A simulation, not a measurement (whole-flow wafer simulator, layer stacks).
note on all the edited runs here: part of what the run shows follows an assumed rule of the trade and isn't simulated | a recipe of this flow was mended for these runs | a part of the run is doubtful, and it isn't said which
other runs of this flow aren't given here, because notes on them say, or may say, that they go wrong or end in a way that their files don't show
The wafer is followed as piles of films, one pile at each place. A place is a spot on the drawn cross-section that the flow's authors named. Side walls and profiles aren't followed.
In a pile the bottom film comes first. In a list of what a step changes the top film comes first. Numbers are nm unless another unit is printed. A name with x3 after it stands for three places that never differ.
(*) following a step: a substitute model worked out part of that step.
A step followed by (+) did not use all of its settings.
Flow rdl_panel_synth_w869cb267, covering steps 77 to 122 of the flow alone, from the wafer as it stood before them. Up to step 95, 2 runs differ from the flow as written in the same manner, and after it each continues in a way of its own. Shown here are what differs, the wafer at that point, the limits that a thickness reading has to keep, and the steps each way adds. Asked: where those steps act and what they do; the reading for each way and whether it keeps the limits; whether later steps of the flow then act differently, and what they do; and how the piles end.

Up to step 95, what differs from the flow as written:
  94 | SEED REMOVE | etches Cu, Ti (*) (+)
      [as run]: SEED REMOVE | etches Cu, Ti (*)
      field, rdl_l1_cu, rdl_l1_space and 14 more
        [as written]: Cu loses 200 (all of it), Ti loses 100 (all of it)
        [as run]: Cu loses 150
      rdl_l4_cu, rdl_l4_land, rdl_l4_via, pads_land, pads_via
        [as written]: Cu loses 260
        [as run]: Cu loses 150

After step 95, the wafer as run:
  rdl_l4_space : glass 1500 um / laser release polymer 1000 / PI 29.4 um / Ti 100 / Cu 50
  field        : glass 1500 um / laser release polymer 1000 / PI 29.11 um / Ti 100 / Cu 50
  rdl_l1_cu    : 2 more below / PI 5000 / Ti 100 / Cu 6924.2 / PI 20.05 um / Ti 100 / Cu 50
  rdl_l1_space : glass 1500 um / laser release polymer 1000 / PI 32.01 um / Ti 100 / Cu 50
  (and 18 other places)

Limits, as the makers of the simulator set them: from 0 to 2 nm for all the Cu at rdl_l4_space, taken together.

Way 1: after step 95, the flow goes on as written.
  The reading taken after step 95 is 50 nm, which is outside the limits.
  Steps further on in the flow that do not act as written:
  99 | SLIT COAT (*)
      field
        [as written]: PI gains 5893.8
        [this way]: PI gains 5878.7 (new film)
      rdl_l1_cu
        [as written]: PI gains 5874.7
        [this way]: PI gains 5859.7 (new film)
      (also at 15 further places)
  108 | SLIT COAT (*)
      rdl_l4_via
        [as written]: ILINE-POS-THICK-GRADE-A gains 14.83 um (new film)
        [this way]: ILINE-POS-THICK-GRADE-A gains 14.84 um (new film)
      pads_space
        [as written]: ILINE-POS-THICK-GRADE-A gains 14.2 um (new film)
        [this way]: ILINE-POS-THICK-GRADE-A gains 14.19 um (new film)
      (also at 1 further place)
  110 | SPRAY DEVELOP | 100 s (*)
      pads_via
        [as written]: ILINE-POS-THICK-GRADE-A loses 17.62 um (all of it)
        [this way]: ILINE-POS-THICK-GRADE-A loses 17.63 um (all of it)
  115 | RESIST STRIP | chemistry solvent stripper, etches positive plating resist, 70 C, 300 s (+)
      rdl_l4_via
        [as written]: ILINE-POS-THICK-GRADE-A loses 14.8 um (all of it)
        [this way]: ILINE-POS-THICK-GRADE-A loses 14.81 um (all of it)
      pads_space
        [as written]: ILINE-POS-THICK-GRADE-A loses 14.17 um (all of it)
        [this way]: ILINE-POS-THICK-GRADE-A loses 14.16 um (all of it)
  The piles end different from the flow's at field, rdl_l1_cu, rdl_l1_space and 19 more by more than 2% or 0.5 nm, whichever is larger.
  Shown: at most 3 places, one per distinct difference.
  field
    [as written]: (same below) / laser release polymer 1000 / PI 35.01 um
    [this way]: (same below) / laser release polymer 1000 / PI 29.11 um / Ti 100 / Cu 50 / PI 5878.7
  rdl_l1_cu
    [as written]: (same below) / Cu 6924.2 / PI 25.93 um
    [this way]: (same below) / Cu 6924.2 / PI 20.05 um / Ti 100 / Cu 50 / PI 5859.7
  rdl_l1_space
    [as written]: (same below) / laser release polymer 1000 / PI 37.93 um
    [this way]: (same below) / laser release polymer 1000 / PI 32.01 um / Ti 100 / Cu 50 / PI 5905.8

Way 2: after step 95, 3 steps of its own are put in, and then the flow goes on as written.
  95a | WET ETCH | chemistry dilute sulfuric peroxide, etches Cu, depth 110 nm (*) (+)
      field, rdl_l1_cu, rdl_l1_space and 14 more
        Cu loses 50 (all of it)
      rdl_l4_cu, rdl_l4_land, rdl_l4_via, pads_land, pads_via
        Cu loses 110
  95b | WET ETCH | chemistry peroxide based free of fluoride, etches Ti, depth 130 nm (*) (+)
      field, rdl_l1_cu, rdl_l1_space and 14 more
        Ti loses 100 (all of it)
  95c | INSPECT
      does not change any film at any place that is followed
  The reading taken after step 95c is 0 nm, which is within the limits.
  Steps further on in the flow that do not act as written:
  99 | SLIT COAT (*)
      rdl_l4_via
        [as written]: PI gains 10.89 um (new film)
        [this way]: PI gains 10.79 um (new film)
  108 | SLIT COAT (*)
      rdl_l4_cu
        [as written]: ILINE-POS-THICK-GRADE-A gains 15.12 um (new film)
        [this way]: ILINE-POS-THICK-GRADE-A gains 15.09 um (new film)
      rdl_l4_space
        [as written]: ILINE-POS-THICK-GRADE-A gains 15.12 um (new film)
        [this way]: ILINE-POS-THICK-GRADE-A gains 15.1 um (new film)
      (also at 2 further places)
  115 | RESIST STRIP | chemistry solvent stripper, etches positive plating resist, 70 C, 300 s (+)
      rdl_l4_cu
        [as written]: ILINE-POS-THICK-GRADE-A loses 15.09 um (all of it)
        [this way]: ILINE-POS-THICK-GRADE-A loses 15.06 um (all of it)
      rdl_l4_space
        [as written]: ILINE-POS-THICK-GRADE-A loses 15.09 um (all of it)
        [this way]: ILINE-POS-THICK-GRADE-A loses 15.07 um (all of it)
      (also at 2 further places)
  At the end the piles are close to the flow's at the places that both follow, differing by at most 2% or 0.5 nm, whichever is larger.

Keeping within the limits: way 2. Outside them: way 1.
